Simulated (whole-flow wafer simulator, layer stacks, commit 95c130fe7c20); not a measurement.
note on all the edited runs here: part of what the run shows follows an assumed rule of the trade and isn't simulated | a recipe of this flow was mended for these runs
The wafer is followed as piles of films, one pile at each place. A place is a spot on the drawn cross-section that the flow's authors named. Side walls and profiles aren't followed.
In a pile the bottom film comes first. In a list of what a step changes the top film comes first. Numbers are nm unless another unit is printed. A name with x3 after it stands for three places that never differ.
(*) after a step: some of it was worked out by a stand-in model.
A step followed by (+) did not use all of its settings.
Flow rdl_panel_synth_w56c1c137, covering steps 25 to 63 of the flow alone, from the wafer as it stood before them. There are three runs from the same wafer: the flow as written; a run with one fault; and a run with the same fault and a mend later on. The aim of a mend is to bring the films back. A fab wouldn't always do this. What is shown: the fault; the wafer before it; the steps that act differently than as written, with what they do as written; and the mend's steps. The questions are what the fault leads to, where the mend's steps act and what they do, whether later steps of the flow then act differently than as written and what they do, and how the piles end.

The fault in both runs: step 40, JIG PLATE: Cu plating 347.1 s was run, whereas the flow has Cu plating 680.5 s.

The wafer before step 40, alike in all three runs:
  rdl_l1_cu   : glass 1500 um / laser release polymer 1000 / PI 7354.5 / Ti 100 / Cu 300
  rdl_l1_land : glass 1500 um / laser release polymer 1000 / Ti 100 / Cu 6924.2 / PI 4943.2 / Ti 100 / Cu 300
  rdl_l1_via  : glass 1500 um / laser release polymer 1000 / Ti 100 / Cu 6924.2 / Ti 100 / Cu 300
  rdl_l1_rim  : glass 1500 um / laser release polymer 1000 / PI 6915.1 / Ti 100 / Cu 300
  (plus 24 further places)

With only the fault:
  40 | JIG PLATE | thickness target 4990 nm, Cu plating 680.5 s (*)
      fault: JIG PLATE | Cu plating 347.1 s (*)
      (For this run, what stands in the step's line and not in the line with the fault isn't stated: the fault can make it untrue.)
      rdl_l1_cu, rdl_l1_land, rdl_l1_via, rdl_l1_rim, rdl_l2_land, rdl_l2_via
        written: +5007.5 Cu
        fault: +2554.2 Cu
  Later steps of the flow acting differently than as written:
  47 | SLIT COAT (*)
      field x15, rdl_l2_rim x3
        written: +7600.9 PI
        fault: +7053.4 PI
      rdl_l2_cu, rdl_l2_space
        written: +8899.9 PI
        fault: +7705.7 PI
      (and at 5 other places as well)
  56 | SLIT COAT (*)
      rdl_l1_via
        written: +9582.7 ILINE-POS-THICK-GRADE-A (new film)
        fault: +10.05 um ILINE-POS-THICK-GRADE-A (new film)
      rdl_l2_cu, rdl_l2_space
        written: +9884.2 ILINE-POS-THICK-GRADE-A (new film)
        fault: +9561.8 ILINE-POS-THICK-GRADE-A (new film)
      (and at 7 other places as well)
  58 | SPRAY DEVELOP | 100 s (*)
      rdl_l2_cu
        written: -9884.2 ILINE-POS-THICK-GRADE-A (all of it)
        fault: -9561.8 ILINE-POS-THICK-GRADE-A (all of it)
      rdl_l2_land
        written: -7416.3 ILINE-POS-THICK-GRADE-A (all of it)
        fault: -7783.1 ILINE-POS-THICK-GRADE-A (all of it)
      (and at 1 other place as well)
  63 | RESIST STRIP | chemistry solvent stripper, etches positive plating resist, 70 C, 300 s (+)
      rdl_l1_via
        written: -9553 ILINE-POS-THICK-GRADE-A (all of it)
        fault: -10.02 um ILINE-POS-THICK-GRADE-A (all of it)
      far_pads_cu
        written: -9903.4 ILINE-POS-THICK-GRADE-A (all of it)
        fault: -9582.6 ILINE-POS-THICK-GRADE-A (all of it)
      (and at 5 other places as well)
  By the end, the piles at field x15, far_pads_cu, rdl_l1_cu and 11 more depart from the flow's by more than 2% or 0.5 nm, whichever is larger.
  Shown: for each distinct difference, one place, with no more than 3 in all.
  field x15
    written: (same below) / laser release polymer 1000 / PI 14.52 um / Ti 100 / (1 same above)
    fault: (same below) / laser release polymer 1000 / PI 13.97 um / Ti 100 / (1 same above)
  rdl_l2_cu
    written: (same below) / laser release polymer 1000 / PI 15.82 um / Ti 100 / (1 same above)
    fault: (same below) / laser release polymer 1000 / PI 14.62 um / Ti 100 / (1 same above)
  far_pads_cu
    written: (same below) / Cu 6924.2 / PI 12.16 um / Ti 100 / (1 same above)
    fault: (same below) / Cu 6924.2 / PI 10.99 um / Ti 100 / (1 same above)

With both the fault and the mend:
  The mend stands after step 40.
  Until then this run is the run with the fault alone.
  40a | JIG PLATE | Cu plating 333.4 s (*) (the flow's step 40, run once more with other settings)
      rdl_l1_cu, rdl_l1_land, rdl_l1_via, rdl_l1_rim, rdl_l2_land, rdl_l2_via
        +2453.4 Cu
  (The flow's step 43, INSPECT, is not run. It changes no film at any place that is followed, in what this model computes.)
  Every later step of the flow that is run acts as written at every place that is followed.
  At every place that both follow, the piles at the end match the flow's.
